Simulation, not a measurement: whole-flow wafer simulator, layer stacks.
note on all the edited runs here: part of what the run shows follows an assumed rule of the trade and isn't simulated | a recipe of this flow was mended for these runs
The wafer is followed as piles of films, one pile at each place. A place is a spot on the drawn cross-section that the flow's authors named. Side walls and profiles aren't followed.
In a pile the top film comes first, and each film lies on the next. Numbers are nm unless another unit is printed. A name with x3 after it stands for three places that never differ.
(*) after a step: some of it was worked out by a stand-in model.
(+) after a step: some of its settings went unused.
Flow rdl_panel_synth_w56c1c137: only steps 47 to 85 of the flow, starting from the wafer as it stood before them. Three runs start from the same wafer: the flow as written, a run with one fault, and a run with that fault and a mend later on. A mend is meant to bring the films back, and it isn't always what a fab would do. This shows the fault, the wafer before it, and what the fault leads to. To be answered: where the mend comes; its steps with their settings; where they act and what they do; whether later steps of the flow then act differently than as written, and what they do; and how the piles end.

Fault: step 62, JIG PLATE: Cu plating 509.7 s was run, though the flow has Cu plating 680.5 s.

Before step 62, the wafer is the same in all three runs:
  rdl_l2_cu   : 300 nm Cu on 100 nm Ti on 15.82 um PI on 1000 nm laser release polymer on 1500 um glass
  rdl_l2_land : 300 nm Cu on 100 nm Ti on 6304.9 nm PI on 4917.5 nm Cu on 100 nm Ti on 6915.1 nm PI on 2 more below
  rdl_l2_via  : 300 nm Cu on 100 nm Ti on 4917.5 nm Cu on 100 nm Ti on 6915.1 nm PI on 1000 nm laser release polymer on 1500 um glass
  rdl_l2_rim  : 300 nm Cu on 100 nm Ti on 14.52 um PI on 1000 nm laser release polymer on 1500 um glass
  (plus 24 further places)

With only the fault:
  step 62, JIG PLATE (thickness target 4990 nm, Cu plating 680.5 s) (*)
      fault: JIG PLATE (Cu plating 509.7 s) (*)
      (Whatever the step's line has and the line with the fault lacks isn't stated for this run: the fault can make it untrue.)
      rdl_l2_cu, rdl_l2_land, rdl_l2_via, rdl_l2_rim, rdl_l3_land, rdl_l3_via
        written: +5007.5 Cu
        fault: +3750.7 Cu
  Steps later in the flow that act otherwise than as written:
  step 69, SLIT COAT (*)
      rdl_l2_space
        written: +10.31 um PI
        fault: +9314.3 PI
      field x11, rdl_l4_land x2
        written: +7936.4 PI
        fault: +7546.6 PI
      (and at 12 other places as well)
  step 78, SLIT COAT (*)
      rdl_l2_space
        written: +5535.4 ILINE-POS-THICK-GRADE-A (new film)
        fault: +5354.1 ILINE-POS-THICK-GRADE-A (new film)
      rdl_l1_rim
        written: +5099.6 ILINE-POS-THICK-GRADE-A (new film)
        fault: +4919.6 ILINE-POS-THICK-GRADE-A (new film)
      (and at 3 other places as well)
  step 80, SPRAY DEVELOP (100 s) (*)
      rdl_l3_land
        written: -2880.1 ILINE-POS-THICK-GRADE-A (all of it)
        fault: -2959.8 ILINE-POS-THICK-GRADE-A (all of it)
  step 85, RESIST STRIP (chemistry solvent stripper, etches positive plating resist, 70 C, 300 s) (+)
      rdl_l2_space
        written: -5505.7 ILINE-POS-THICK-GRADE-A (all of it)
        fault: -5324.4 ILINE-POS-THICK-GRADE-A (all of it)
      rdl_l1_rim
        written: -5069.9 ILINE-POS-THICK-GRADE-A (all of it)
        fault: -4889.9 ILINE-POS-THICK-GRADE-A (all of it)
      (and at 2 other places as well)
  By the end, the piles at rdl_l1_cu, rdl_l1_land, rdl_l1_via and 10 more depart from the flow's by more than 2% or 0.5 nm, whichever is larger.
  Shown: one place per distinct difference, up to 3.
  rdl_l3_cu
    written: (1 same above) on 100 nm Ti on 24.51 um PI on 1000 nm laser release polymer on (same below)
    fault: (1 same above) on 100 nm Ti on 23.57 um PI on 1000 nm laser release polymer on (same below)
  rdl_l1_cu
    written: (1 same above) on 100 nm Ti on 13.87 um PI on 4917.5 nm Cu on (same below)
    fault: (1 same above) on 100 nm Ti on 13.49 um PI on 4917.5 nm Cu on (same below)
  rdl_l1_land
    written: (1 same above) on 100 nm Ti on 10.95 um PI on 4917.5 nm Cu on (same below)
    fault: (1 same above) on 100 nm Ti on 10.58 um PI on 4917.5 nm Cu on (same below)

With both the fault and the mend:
  After step 62 comes the mend.
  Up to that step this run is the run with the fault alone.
  step 62a, JIG PLATE (Cu plating 170.8 s) (*) (the flow's step 62, run once more with other settings)
      rdl_l2_cu, rdl_l2_land, rdl_l2_via, rdl_l2_rim, rdl_l3_land, rdl_l3_via
        +1256.9 Cu
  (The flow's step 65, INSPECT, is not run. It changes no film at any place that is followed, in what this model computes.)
  None of the later steps of the flow acts differently than as written at any place that is followed.
  At every place that both follow, the piles at the end match the flow's.
